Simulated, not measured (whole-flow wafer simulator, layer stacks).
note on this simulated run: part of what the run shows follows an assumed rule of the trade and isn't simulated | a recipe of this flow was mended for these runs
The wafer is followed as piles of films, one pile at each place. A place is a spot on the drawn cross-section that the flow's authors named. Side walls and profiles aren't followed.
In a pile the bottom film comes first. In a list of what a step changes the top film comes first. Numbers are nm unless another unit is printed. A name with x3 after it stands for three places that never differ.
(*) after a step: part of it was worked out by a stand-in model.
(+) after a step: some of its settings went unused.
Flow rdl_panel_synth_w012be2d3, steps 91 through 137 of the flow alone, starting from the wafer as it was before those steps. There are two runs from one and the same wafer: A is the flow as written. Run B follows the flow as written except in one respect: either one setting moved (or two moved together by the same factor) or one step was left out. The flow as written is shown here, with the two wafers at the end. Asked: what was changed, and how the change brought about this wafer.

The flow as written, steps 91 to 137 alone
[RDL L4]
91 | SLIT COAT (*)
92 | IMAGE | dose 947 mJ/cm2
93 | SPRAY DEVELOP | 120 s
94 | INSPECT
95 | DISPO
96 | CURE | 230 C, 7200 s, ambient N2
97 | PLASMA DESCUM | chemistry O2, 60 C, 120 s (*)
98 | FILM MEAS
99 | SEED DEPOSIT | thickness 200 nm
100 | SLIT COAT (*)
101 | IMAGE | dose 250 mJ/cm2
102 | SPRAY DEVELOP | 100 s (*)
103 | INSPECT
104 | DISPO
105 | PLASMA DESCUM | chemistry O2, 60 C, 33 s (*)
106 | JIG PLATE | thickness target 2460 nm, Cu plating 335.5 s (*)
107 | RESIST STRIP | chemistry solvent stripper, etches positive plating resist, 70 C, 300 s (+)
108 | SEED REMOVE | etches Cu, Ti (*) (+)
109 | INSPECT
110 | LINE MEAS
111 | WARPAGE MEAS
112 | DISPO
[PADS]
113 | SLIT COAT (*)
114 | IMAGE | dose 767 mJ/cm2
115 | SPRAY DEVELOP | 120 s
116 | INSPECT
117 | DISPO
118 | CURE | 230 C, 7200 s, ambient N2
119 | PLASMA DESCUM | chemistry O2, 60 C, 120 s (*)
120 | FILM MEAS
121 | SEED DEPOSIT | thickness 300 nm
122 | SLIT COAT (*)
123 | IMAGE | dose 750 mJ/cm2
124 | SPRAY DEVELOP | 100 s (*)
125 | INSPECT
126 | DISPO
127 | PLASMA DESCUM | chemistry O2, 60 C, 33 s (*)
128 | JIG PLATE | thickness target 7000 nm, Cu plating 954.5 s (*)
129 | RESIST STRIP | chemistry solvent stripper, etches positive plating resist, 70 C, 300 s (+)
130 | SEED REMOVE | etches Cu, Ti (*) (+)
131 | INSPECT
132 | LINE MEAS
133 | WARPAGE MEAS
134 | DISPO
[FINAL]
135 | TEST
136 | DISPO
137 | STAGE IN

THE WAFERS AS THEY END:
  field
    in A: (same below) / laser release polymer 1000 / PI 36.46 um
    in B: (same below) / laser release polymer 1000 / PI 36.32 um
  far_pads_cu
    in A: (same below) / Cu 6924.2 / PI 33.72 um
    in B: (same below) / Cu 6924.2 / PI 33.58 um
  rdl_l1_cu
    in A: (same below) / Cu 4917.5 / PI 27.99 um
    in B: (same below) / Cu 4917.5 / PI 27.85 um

Cause: step 106, JIG PLATE: Cu plating 285.2 s was run, while the flow as written has Cu plating 335.5 s.

How this came from the change, step by step:
  106 | JIG PLATE | thickness target 2460 nm, Cu plating 335.5 s (*)
      rdl_l4_cu, rdl_l4_land, rdl_l4_via, pads_land, pads_via: A Cu gains 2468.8 | B Cu gains 2098.7
  113 | SLIT COAT (*)
      field: A PI gains 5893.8 | B PI gains 5755.7
      far_pads_cu: A PI gains 5844.2 | B PI gains 5706.4
      (also at 20 further places)
  122 | SLIT COAT (*)
      rdl_l4_cu: A ILINE-POS-THICK-GRADE-A gains 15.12 um (new film) | B ILINE-POS-THICK-GRADE-A gains 15 um (new film)
      rdl_l4_space: A ILINE-POS-THICK-GRADE-A gains 15.12 um (new film) | B ILINE-POS-THICK-GRADE-A gains 15.01 um (new film)
      (also at 6 further places)
  124 | SPRAY DEVELOP | 100 s (*)
      pads_cu: A ILINE-POS-THICK-GRADE-A loses 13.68 um (all of it) | B ILINE-POS-THICK-GRADE-A loses 13.66 um (all of it)
      pads_land: A ILINE-POS-THICK-GRADE-A loses 13.11 um (all of it) | B ILINE-POS-THICK-GRADE-A loses 13.14 um (all of it)
      (also at 1 further place)
  129 | RESIST STRIP | chemistry solvent stripper, etches positive plating resist, 70 C, 300 s (+)
      rdl_l4_cu: A ILINE-POS-THICK-GRADE-A loses 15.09 um (all of it) | B ILINE-POS-THICK-GRADE-A loses 14.97 um (all of it)
      rdl_l4_space: A ILINE-POS-THICK-GRADE-A loses 15.09 um (all of it) | B ILINE-POS-THICK-GRADE-A loses 14.98 um (all of it)
      (also at 3 further places)
